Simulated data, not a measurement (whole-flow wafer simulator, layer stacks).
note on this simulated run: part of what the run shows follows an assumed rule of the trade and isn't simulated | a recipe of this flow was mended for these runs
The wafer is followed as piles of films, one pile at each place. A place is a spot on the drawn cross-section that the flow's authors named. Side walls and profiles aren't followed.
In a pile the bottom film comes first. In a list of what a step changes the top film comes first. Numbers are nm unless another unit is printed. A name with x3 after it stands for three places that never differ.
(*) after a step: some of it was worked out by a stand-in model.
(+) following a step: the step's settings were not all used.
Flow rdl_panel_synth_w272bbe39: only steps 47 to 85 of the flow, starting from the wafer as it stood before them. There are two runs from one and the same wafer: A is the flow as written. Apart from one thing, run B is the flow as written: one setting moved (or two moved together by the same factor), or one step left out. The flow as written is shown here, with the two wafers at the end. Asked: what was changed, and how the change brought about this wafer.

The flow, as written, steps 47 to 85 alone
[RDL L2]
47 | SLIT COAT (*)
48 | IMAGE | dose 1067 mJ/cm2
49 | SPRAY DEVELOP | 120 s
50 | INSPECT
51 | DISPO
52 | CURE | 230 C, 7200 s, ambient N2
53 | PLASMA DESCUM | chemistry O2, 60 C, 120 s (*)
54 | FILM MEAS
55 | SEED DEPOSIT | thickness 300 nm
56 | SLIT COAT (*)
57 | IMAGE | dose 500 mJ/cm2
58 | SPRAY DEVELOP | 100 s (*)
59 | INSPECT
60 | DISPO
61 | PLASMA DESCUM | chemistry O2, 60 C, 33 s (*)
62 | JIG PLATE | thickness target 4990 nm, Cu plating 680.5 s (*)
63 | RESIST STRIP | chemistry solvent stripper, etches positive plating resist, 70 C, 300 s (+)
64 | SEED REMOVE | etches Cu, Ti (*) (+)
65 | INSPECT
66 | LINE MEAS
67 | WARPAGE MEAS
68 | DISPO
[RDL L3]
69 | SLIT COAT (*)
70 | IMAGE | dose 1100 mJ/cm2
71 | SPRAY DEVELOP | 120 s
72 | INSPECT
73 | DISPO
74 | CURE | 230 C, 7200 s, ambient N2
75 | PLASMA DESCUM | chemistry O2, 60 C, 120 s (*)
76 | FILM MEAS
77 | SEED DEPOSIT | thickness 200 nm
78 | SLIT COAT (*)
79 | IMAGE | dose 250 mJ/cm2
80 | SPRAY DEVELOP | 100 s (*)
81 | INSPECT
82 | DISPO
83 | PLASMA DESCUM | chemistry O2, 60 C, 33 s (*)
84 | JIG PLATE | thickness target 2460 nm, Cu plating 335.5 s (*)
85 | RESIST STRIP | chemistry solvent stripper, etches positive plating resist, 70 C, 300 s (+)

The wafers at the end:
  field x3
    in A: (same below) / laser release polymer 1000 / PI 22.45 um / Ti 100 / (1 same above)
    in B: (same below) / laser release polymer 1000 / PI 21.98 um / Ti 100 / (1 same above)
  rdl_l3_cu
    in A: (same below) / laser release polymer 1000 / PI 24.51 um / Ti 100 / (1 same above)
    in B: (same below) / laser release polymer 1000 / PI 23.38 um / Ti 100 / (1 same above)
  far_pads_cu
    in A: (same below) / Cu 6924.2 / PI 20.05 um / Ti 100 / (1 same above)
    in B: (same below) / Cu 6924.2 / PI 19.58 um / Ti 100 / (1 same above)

Cause: step 62, JIG PLATE: Cu plating 473.6 s was run, though the flow has Cu plating 680.5 s.

How this came from the change, step by step:
  62 | JIG PLATE | thickness target 4990 nm, Cu plating 680.5 s (*)
      rdl_l2_cu, rdl_l2_land, rdl_l2_via, rdl_l2_rim, rdl_l3_land, rdl_l3_via: A Cu gains 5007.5 | B Cu gains 3485
  69 | SLIT COAT (*)
      rdl_l2_space: A PI gains 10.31 um | B PI gains 9103.6
      field x3, pads_land x2: A PI gains 7936.4 | B PI gains 7467
      (as well as at 12 more places)
  78 | SLIT COAT (*)
      rdl_l3_cu, rdl_l3_space: A ILINE-POS-THICK-GRADE-A gains 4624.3 (new film) | B ILINE-POS-THICK-GRADE-A gains 4518.5 (new film)
      rdl_l2_cu: A ILINE-POS-THICK-GRADE-A gains 5163.2 (new film) | B ILINE-POS-THICK-GRADE-A gains 5058.3 (new film)
      (as well as at 5 more places)
  80 | SPRAY DEVELOP | 100 s (*)
      rdl_l3_cu: A ILINE-POS-THICK-GRADE-A loses 4624.3 (all of it) | B ILINE-POS-THICK-GRADE-A loses 4518.5 (all of it)
      rdl_l3_land: A ILINE-POS-THICK-GRADE-A loses 2880.1 (all of it) | B ILINE-POS-THICK-GRADE-A loses 2978.5 (all of it)
  85 | RESIST STRIP | chemistry solvent stripper, etches positive plating resist, 70 C, 300 s (+)
      rdl_l2_cu: A ILINE-POS-THICK-GRADE-A loses 5133.5 (all of it) | B ILINE-POS-THICK-GRADE-A loses 5028.6 (all of it)
      rdl_l2_space: A ILINE-POS-THICK-GRADE-A loses 5505.7 (all of it) | B ILINE-POS-THICK-GRADE-A loses 5288.8 (all of it)
      (as well as at 4 more places)
